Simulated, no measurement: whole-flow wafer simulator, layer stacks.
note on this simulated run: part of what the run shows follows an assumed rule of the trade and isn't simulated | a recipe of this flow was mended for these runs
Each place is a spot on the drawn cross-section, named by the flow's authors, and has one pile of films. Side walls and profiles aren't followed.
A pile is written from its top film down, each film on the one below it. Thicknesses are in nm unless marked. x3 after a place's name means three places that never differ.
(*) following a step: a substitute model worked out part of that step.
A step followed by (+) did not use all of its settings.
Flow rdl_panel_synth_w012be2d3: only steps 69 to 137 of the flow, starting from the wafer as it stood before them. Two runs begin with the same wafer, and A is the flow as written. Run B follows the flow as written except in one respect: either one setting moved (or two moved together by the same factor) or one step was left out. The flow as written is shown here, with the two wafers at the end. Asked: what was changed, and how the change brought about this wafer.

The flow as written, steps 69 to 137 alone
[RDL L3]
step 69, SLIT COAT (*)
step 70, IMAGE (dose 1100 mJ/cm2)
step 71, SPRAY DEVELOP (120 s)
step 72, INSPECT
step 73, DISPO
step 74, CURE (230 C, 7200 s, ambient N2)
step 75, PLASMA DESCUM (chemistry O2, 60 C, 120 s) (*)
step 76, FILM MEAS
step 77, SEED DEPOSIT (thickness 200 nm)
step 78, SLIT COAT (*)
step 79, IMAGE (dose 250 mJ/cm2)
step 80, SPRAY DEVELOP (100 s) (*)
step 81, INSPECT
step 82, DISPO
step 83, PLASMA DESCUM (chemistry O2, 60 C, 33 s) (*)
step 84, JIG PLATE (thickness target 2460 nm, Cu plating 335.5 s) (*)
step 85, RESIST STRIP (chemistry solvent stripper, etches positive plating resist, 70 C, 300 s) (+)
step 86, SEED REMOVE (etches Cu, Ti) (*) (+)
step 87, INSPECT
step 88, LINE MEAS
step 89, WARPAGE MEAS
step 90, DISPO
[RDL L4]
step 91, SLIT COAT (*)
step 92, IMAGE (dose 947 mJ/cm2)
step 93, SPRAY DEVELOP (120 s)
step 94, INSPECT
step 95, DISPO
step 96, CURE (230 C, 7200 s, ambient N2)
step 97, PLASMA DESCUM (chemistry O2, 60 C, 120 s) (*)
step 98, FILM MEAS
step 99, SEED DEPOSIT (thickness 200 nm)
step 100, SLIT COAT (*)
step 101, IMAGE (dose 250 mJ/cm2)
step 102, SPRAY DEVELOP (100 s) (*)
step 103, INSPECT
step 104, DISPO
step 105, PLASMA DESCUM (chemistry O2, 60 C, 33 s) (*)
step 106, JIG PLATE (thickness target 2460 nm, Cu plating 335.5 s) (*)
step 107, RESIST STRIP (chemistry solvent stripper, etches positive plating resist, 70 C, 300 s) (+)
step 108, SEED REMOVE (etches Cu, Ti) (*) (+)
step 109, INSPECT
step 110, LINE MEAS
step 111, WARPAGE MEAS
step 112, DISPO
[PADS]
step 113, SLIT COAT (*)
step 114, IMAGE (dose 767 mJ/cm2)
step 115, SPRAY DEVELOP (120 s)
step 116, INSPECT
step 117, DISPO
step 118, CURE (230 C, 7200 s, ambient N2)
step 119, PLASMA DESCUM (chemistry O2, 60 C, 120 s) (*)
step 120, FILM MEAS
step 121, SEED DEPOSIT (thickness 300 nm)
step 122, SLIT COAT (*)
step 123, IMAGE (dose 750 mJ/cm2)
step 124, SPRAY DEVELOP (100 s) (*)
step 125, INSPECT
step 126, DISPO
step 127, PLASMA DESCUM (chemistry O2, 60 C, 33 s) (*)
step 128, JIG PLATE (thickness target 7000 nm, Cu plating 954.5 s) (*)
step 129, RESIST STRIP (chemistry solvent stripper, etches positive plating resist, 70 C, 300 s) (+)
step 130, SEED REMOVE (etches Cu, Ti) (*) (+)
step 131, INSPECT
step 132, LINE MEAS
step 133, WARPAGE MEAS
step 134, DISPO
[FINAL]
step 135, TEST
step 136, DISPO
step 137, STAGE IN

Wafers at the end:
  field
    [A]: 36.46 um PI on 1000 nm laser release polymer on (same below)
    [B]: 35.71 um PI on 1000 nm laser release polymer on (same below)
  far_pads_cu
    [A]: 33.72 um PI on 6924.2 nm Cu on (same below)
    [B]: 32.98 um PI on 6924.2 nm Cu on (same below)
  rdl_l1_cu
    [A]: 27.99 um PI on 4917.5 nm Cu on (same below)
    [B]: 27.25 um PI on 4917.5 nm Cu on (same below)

The reason: step 84, JIG PLATE: Cu plating 184.5 s was run, though the flow has Cu plating 335.5 s.

How this came from the change, step by step:
  step 84, JIG PLATE (thickness target 2460 nm, Cu plating 335.5 s) (*)
      rdl_l3_cu, rdl_l3_land, rdl_l3_via, rdl_l4_land, rdl_l4_via: A Cu gains 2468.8 | B Cu gains 1357.7
  step 91, SLIT COAT (*)
      field, pads_cu, pads_space, pads_land, pads_via: A PI gains 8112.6 | B PI gains 7367.5
      far_pads_cu: A PI gains 7829.7 | B PI gains 7092.3
      (as well as at 15 more places)
  step 100, SLIT COAT (*)
      rdl_l3_land: A ILINE-POS-THICK-GRADE-A gains 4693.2 (new film) | B ILINE-POS-THICK-GRADE-A gains 5015.2 (new film)
      rdl_l3_via: A ILINE-POS-THICK-GRADE-A gains 4627.8 (new film) | B ILINE-POS-THICK-GRADE-A gains 5070.9 (new film)
      (as well as at 1 more place)
  step 102, SPRAY DEVELOP (100 s) (*)
      rdl_l4_land: A ILINE-POS-THICK-GRADE-A loses 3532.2 (all of it) | B ILINE-POS-THICK-GRADE-A loses 3647.8 (all of it)
  step 107, RESIST STRIP (chemistry solvent stripper, etches positive plating resist, 70 C, 300 s) (+)
      rdl_l3_land: A ILINE-POS-THICK-GRADE-A loses 4663.5 (all of it) | B ILINE-POS-THICK-GRADE-A loses 4985.5 (all of it)
      rdl_l3_via: A ILINE-POS-THICK-GRADE-A loses 4598.1 (all of it) | B ILINE-POS-THICK-GRADE-A loses 5041.2 (all of it)
  step 113, SLIT COAT (*)
      rdl_l3_land: A PI gains 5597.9 | B PI gains 5906.6
      rdl_l3_via: A PI gains 5534.5 | B PI gains 5962.6
      (as well as at 1 more place)
  step 122, SLIT COAT (*)
      rdl_l2_cu, rdl_l2_space: A ILINE-POS-THICK-GRADE-A gains 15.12 um (new film) | B ILINE-POS-THICK-GRADE-A gains 15.13 um (new film)
      rdl_l1_space: A ILINE-POS-THICK-GRADE-A gains 15.17 um (new film) | B ILINE-POS-THICK-GRADE-A gains 15.18 um (new film)
      (as well as at 11 more places)
  step 129, RESIST STRIP (chemistry solvent stripper, etches positive plating resist, 70 C, 300 s) (+)
      rdl_l2_cu, rdl_l2_space: A ILINE-POS-THICK-GRADE-A loses 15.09 um (all of it) | B ILINE-POS-THICK-GRADE-A loses 15.1 um (all of it)
      rdl_l1_space: A ILINE-POS-THICK-GRADE-A loses 15.14 um (all of it) | B ILINE-POS-THICK-GRADE-A loses 15.15 um (all of it)
      (as well as at 11 more places)
